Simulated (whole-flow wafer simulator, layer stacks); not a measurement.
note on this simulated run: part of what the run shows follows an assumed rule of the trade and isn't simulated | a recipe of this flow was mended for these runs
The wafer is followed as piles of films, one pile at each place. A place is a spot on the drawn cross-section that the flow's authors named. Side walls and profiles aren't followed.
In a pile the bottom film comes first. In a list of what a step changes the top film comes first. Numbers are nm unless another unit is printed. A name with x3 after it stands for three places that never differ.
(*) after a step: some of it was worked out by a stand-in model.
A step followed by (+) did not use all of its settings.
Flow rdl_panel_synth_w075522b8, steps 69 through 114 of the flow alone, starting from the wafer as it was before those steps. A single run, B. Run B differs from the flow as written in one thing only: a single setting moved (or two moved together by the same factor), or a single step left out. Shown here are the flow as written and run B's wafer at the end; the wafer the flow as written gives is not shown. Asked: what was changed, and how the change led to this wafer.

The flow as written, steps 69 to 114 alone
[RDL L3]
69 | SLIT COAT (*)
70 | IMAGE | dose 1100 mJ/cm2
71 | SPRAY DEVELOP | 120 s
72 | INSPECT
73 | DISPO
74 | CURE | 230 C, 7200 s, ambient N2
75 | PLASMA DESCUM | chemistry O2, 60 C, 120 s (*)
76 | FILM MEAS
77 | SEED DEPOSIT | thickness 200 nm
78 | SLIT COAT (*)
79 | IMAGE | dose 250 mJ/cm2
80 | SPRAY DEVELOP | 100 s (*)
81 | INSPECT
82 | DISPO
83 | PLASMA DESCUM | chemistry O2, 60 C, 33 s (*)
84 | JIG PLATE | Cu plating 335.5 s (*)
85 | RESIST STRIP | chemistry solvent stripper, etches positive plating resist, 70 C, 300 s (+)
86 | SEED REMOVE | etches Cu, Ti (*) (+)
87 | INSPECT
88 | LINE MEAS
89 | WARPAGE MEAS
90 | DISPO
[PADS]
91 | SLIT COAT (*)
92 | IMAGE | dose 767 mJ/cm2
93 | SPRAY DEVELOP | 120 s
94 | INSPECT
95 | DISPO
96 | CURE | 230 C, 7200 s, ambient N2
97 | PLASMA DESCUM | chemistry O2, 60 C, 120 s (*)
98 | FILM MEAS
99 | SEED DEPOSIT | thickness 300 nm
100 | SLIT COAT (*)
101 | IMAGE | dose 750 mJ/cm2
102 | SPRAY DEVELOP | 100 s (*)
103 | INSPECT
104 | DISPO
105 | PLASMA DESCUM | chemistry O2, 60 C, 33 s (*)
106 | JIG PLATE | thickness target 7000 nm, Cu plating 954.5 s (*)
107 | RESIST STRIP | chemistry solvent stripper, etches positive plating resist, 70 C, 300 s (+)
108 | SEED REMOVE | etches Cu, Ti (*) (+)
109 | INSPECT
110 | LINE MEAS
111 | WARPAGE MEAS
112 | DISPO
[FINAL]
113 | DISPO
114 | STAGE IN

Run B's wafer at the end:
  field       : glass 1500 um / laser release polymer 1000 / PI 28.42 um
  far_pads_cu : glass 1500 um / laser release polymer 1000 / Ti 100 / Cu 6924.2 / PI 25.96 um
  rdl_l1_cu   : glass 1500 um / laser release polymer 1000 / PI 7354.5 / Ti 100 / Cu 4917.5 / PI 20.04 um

Cause: step 84, JIG PLATE: Cu plating 362.3 s was run, while the flow as written has Cu plating 335.5 s.

The path from the change to this, step by step:
  84 | JIG PLATE | Cu plating 335.5 s (*)
      rdl_l3_cu, rdl_l3_land, rdl_l3_via, pads_land, pads_via: +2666 Cu (it would be, as written: +2468.8 Cu)
  91 | SLIT COAT (*)
      rdl_l3_space: +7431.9 PI (it would be, as written: +7229.6 PI)
      rdl_l2_rim: +6834.6 PI (it would be, as written: +6596.5 PI)
      (as well as at 3 more places)
  100 | SLIT COAT (*)
      rdl_l1_via: +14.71 um ILINE-POS-THICK-GRADE-A (new film) (it would be, as written: +14.7 um ILINE-POS-THICK-GRADE-A (new film))
      rdl_l3_cu: +15.34 um ILINE-POS-THICK-GRADE-A (new film) (it would be, as written: +15.28 um ILINE-POS-THICK-GRADE-A (new film))
      (as well as at 8 more places)
  102 | SPRAY DEVELOP | 100 s (*)
      pads_cu: -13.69 um ILINE-POS-THICK-GRADE-A (all of it) (it would be, as written: -13.68 um ILINE-POS-THICK-GRADE-A (all of it))
      pads_land: -13.1 um ILINE-POS-THICK-GRADE-A (all of it) (it would be, as written: -13.11 um ILINE-POS-THICK-GRADE-A (all of it))
      (as well as at 1 more place)
  107 | RESIST STRIP | chemistry solvent stripper, etches positive plating resist, 70 C, 300 s (+)
      rdl_l3_cu: -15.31 um ILINE-POS-THICK-GRADE-A (all of it) (it would be, as written: -15.25 um ILINE-POS-THICK-GRADE-A (all of it))
      rdl_l3_space: -15.34 um ILINE-POS-THICK-GRADE-A (all of it) (it would be, as written: -15.28 um ILINE-POS-THICK-GRADE-A (all of it))
      (as well as at 4 more places)
